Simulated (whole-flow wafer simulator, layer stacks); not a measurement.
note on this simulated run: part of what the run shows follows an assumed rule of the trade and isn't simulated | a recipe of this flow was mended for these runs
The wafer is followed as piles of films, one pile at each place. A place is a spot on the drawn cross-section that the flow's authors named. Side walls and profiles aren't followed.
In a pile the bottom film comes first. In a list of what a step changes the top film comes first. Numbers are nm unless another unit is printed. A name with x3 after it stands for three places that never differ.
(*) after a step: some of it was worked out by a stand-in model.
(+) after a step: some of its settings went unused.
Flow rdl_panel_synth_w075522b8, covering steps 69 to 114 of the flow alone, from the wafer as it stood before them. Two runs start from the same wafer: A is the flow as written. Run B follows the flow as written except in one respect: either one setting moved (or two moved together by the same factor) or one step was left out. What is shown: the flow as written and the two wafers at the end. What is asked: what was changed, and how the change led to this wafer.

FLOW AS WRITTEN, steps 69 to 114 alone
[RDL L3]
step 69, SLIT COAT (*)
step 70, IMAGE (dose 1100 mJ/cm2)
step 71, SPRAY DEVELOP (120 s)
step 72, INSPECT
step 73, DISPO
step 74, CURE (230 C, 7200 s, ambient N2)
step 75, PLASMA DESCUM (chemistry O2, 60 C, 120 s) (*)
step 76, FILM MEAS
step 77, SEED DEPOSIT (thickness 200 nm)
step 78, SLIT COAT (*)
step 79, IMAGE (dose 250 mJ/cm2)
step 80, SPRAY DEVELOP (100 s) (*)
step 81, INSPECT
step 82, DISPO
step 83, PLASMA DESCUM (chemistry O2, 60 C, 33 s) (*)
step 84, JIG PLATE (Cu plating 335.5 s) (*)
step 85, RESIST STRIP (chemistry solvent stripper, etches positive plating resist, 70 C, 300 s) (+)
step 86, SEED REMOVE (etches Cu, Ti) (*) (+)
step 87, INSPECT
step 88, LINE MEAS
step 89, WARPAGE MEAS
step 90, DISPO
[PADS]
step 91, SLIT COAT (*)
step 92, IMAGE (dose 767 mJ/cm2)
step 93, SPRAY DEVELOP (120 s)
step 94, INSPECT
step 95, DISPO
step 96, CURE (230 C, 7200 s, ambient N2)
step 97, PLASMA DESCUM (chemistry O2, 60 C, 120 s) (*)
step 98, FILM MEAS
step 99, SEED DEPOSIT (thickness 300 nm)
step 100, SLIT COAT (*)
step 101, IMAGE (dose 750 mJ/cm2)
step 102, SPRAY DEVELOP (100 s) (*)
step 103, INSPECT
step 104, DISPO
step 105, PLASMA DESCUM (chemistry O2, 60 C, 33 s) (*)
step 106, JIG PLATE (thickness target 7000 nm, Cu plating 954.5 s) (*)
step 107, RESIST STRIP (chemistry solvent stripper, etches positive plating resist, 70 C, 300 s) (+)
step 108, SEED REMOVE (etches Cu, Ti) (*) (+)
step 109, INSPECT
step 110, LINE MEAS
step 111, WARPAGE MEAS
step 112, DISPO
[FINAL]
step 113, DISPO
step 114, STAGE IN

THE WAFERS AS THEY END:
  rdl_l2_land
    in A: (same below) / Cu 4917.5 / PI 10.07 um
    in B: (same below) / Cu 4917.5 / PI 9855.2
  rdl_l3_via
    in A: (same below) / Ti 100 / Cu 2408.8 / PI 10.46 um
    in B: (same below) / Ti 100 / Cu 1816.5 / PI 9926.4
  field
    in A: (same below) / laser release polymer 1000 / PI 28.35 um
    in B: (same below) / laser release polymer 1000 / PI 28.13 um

Cause: step 84, JIG PLATE: Cu plating 255 s was run, while the flow as written has Cu plating 335.5 s.

How this came from the change, step by step:
  step 84, JIG PLATE (Cu plating 335.5 s) (*)
      rdl_l3_cu, rdl_l3_land, rdl_l3_via, pads_land, pads_via: A +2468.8 Cu | B +1876.5 Cu
  step 91, SLIT COAT (*)
      rdl_l3_via: A +10.46 um PI (new film) | B +9926.4 PI (new film)
      field: A +5893.8 PI | B +5673.9 PI
      (and at 15 other places as well)
  step 100, SLIT COAT (*)
      rdl_l2_space: A +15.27 um ILINE-POS-THICK-GRADE-A (new film) | B +15.28 um ILINE-POS-THICK-GRADE-A (new film)
      rdl_l2_land: A +14.69 um ILINE-POS-THICK-GRADE-A (new film) | B +14.68 um ILINE-POS-THICK-GRADE-A (new film)
      (and at 9 other places as well)
  step 102, SPRAY DEVELOP (100 s) (*)
      pads_cu: A -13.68 um ILINE-POS-THICK-GRADE-A (all of it) | B -13.65 um ILINE-POS-THICK-GRADE-A (all of it)
      pads_land: A -13.11 um ILINE-POS-THICK-GRADE-A (all of it) | B -13.16 um ILINE-POS-THICK-GRADE-A (all of it)
      (and at 1 other place as well)
  step 107, RESIST STRIP (chemistry solvent stripper, etches positive plating resist, 70 C, 300 s) (+)
      rdl_l1_via: A -14.68 um ILINE-POS-THICK-GRADE-A (all of it) | B -14.67 um ILINE-POS-THICK-GRADE-A (all of it)
      rdl_l2_space: A -15.24 um ILINE-POS-THICK-GRADE-A (all of it) | B -15.25 um ILINE-POS-THICK-GRADE-A (all of it)
      (and at 7 other places as well)
